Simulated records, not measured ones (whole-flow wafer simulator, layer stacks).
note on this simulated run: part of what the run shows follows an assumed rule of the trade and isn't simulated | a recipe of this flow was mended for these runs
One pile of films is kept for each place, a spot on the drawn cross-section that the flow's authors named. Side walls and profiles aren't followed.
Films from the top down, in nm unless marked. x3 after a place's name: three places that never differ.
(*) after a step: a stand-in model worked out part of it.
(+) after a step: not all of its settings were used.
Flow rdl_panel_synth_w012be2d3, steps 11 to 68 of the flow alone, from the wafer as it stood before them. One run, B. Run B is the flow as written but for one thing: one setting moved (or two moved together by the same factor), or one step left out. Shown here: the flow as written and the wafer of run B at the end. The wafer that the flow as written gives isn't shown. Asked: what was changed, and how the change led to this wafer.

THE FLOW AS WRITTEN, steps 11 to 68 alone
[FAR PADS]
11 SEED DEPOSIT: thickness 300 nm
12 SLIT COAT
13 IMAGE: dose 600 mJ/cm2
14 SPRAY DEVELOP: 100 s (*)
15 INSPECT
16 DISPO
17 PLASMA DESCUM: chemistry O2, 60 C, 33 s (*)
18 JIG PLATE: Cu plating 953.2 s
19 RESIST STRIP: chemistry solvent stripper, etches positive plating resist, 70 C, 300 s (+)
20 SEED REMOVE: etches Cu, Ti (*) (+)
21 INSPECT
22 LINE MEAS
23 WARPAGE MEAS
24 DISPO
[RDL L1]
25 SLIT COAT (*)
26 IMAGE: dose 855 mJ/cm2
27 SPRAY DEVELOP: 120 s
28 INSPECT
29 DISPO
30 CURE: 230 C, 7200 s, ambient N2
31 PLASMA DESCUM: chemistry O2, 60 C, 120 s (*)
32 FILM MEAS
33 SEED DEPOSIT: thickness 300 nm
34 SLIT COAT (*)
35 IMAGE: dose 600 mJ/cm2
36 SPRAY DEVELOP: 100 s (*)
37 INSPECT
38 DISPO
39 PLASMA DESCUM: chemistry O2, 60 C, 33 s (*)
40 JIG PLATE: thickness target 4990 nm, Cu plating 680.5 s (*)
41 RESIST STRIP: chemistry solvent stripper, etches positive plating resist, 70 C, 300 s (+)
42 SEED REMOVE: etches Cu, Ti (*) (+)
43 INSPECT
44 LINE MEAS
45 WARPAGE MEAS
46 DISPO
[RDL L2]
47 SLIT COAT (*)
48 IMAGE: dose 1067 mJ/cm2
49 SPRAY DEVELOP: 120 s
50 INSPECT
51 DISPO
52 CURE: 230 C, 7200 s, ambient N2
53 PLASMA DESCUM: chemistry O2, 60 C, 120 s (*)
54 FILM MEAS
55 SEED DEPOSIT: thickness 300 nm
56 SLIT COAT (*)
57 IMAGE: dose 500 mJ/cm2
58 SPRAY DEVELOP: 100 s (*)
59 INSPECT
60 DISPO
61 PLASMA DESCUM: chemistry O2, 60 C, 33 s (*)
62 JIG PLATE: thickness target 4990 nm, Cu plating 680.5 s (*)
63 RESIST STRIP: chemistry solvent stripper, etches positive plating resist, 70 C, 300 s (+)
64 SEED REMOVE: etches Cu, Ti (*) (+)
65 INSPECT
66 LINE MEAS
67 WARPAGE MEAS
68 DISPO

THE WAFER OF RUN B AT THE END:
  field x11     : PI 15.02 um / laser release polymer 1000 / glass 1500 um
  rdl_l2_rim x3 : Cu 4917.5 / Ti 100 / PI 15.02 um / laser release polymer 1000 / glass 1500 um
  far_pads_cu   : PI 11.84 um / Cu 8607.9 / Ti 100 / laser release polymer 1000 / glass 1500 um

The cause: step 18, JIG PLATE: Cu plating 1182 s was run, where the flow has Cu plating 953.2 s.

How the change led to this, step by step:
  18 JIG PLATE: Cu plating 953.2 s
      far_pads_cu, rdl_l1_land, rdl_l1_via: Cu +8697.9 (as written it would be: Cu +7014.2)
  25 SLIT COAT (*)
      field x11, rdl_l2_cu, rdl_l2_space, rdl_l1_rim, rdl_l2_land, rdl_l2_via, rdl_l2_rim x3: PI +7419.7 (new film) (as written it would be: PI +6915.1 (new film))
      far_pads_cu: PI +4303.2 (new film) (as written it would be: PI +4450.5 (new film))
      (and at 2 more places)
  34 SLIT COAT (*)
      far_pads_cu: ILINE-POS-THICK-GRADE-A +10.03 um (new film) (as written it would be: ILINE-POS-THICK-GRADE-A +10.3 um (new film))
      rdl_l1_cu: ILINE-POS-THICK-GRADE-A +12.51 um (new film) (as written it would be: ILINE-POS-THICK-GRADE-A +12.38 um (new film))
      (and at 3 more places)
  36 SPRAY DEVELOP: 100 s (*)
      rdl_l1_cu: ILINE-POS-THICK-GRADE-A -12.51 um (all of it) (as written it would be: ILINE-POS-THICK-GRADE-A -12.38 um (all of it))
      rdl_l1_land: ILINE-POS-THICK-GRADE-A -9385.3 (all of it) (as written it would be: ILINE-POS-THICK-GRADE-A -9677 (all of it))
      (and at 1 more place)
  41 RESIST STRIP: chemistry solvent stripper, etches positive plating resist, 70 C, 300 s (+)
      far_pads_cu: ILINE-POS-THICK-GRADE-A -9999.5 (all of it) (as written it would be: ILINE-POS-THICK-GRADE-A -10.27 um (all of it))
      rdl_l1_space: ILINE-POS-THICK-GRADE-A -12.49 um (all of it) (as written it would be: ILINE-POS-THICK-GRADE-A -12.36 um (all of it))
  47 SLIT COAT (*)
      rdl_l1_space: PI +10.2 um (as written it would be: PI +9924.5)
      far_pads_cu: PI +7535.6 (as written it would be: PI +7707.8)
      (and at 3 more places)
  56 SLIT COAT (*)
      rdl_l1_cu: ILINE-POS-THICK-GRADE-A +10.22 um (new film) (as written it would be: ILINE-POS-THICK-GRADE-A +10.04 um (new film))
      rdl_l1_space: ILINE-POS-THICK-GRADE-A +11.19 um (new film) (as written it would be: ILINE-POS-THICK-GRADE-A +11.02 um (new film))
  63 RESIST STRIP: chemistry solvent stripper, etches positive plating resist, 70 C, 300 s (+)
      rdl_l1_cu: ILINE-POS-THICK-GRADE-A -10.19 um (all of it) (as written it would be: ILINE-POS-THICK-GRADE-A -10.01 um (all of it))
      rdl_l1_space: ILINE-POS-THICK-GRADE-A -11.16 um (all of it) (as written it would be: ILINE-POS-THICK-GRADE-A -10.99 um (all of it))
